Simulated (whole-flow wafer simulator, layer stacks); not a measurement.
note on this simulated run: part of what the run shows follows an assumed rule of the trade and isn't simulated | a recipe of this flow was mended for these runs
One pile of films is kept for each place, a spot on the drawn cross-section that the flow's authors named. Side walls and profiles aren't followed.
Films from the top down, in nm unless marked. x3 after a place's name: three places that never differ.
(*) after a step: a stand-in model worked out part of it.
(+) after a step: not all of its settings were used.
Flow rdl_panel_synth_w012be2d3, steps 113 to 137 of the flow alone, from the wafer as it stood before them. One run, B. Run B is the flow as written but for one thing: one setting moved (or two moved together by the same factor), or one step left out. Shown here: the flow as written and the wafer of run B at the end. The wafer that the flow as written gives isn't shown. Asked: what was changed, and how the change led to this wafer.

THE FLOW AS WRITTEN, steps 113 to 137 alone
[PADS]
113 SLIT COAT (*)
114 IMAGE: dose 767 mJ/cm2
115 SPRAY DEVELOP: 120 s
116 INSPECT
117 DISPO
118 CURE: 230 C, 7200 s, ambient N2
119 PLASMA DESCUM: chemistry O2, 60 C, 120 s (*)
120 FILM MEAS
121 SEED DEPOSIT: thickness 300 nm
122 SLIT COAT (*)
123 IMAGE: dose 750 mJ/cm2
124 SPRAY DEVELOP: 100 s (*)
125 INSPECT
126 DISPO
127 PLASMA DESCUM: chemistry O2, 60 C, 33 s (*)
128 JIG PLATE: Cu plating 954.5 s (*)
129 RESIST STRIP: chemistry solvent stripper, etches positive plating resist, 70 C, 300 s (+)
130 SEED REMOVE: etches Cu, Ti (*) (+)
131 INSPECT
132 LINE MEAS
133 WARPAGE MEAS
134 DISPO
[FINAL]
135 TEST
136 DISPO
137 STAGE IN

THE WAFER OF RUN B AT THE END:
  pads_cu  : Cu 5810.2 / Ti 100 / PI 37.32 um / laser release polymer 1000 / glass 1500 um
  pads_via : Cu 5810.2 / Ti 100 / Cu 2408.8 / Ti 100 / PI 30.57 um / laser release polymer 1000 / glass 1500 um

The cause: step 128, JIG PLATE: Cu plating 801.8 s was run, where the flow has Cu plating 954.5 s.

How the change led to this, step by step:
  128 JIG PLATE: Cu plating 954.5 s (*)
      pads_cu, pads_land: Cu +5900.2 (as written it would be: Cu +7023.8)
      pads_via: Cu +5900.2 (as written it would be: Cu +8307.4)
